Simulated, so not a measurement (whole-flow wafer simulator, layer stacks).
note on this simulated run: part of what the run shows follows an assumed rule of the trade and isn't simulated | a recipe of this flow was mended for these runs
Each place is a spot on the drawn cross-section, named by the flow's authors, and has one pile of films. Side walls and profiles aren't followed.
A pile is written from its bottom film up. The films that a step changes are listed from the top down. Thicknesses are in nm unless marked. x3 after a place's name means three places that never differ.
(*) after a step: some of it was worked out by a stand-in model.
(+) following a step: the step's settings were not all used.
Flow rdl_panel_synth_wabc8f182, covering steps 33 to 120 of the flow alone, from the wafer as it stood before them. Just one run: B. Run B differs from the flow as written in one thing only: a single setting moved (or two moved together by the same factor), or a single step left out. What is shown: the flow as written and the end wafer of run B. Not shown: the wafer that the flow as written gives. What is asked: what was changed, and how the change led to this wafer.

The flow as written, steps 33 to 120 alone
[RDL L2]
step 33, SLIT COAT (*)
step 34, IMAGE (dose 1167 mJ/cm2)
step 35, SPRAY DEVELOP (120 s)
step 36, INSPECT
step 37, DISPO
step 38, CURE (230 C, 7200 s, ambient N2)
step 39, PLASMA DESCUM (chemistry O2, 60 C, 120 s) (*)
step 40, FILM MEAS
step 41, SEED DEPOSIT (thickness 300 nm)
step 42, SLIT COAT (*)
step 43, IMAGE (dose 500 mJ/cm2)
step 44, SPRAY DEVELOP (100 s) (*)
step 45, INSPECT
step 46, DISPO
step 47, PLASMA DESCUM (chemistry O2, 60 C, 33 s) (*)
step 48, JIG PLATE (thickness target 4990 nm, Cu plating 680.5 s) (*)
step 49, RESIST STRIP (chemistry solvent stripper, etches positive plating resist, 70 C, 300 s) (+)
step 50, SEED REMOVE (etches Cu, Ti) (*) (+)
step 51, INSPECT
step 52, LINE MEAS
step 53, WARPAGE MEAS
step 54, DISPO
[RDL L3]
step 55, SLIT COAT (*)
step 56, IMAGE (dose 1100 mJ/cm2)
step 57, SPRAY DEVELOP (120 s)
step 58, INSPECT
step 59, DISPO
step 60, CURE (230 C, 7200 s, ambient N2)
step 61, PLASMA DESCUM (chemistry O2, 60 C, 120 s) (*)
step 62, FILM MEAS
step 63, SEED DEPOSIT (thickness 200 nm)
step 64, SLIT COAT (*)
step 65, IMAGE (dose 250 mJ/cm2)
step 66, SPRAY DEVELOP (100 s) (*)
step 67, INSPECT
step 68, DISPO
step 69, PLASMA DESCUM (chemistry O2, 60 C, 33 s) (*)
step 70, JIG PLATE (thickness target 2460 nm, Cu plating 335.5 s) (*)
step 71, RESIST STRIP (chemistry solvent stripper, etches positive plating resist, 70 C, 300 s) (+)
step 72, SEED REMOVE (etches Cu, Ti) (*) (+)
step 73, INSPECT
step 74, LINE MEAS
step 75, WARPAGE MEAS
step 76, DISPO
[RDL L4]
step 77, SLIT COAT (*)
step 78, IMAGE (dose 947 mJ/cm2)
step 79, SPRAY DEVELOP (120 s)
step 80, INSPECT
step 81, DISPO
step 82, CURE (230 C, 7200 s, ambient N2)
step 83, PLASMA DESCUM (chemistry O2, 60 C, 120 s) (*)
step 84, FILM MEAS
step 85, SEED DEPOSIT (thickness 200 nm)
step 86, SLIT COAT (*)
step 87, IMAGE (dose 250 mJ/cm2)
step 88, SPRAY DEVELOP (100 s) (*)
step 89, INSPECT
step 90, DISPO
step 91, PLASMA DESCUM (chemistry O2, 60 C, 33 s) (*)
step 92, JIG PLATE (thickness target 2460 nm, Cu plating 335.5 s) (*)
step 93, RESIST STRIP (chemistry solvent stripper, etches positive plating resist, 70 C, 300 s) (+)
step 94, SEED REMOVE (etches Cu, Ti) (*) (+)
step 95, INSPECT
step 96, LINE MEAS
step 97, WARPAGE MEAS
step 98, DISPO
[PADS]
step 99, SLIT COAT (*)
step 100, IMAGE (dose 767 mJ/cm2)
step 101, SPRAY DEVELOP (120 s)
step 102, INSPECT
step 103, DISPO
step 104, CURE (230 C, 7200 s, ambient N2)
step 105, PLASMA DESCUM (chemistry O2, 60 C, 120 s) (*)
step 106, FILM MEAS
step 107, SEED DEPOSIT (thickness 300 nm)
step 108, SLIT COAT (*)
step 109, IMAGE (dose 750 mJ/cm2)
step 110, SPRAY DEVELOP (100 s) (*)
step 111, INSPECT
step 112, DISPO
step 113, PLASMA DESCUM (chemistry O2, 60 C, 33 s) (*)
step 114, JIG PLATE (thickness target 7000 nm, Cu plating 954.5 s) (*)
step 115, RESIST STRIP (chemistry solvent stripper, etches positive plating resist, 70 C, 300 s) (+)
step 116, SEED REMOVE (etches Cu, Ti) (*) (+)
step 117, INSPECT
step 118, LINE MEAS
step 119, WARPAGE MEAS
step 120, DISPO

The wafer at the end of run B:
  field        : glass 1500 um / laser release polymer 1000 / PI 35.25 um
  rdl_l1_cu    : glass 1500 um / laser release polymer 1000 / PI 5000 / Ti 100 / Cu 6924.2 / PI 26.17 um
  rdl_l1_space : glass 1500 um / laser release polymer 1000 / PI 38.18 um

What caused this: step 48, JIG PLATE: Cu plating 782.6 s was run, while the flow as written has Cu plating 680.5 s.

How this came from the change, step by step:
  step 48, JIG PLATE (thickness target 4990 nm, Cu plating 680.5 s) (*)
      rdl_l2_cu, rdl_l2_land, rdl_l2_via, rdl_l2_rim, rdl_l3_land, rdl_l3_via: Cu gains 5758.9 (as written it would have been: Cu gains 5007.5)
  step 55, SLIT COAT (*)
      rdl_l3_cu, rdl_l3_space: PI gains 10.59 um (as written it would have been: PI gains 9998.1)
      field, rdl_l4_cu, rdl_l4_space and 6 more: PI gains 8180.1 (as written it would have been: PI gains 7936.4)
      (and at 7 other places as well)
  step 64, SLIT COAT (*)
      rdl_l1_rim: ILINE-POS-THICK-GRADE-A gains 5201 (new film) (as written it would have been: ILINE-POS-THICK-GRADE-A gains 5077.5 (new film))
      rdl_l2_via: ILINE-POS-THICK-GRADE-A gains 4157 (new film) (as written it would have been: ILINE-POS-THICK-GRADE-A gains 4385.9 (new film))
  step 71, RESIST STRIP (chemistry solvent stripper, etches positive plating resist, 70 C, 300 s) (+)
      rdl_l1_rim: ILINE-POS-THICK-GRADE-A loses 5171.3 (all of it) (as written it would have been: ILINE-POS-THICK-GRADE-A loses 5047.8 (all of it))
      rdl_l2_via: ILINE-POS-THICK-GRADE-A loses 4127.3 (all of it) (as written it would have been: ILINE-POS-THICK-GRADE-A loses 4356.2 (all of it))
  step 77, SLIT COAT (*)
      rdl_l2_via: PI gains 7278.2 (as written it would have been: PI gains 7515)
      rdl_l3_via: PI gains 11.79 um (new film) (as written it would have been: PI gains 11.89 um (new film))
  step 93, RESIST STRIP (chemistry solvent stripper, etches positive plating resist, 70 C, 300 s) (+)
      rdl_l2_via: ILINE-POS-THICK-GRADE-A loses 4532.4 (all of it) (as written it would have been: ILINE-POS-THICK-GRADE-A loses 4625.4 (all of it))
  step 108, SLIT COAT (*)
      rdl_l2_cu, rdl_l2_space: ILINE-POS-THICK-GRADE-A gains 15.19 um (new film) (as written it would have been: ILINE-POS-THICK-GRADE-A gains 15.16 um (new film))
      rdl_l2_land: ILINE-POS-THICK-GRADE-A gains 14.82 um (new film) (as written it would have been: ILINE-POS-THICK-GRADE-A gains 14.84 um (new film))
      (and at 5 other places as well)
  step 115, RESIST STRIP (chemistry solvent stripper, etches positive plating resist, 70 C, 300 s) (+)
      rdl_l2_cu, rdl_l2_space: ILINE-POS-THICK-GRADE-A loses 15.16 um (all of it) (as written it would have been: ILINE-POS-THICK-GRADE-A loses 15.13 um (all of it))
      rdl_l2_land: ILINE-POS-THICK-GRADE-A loses 14.79 um (all of it) (as written it would have been: ILINE-POS-THICK-GRADE-A loses 14.81 um (all of it))
      (and at 5 other places as well)
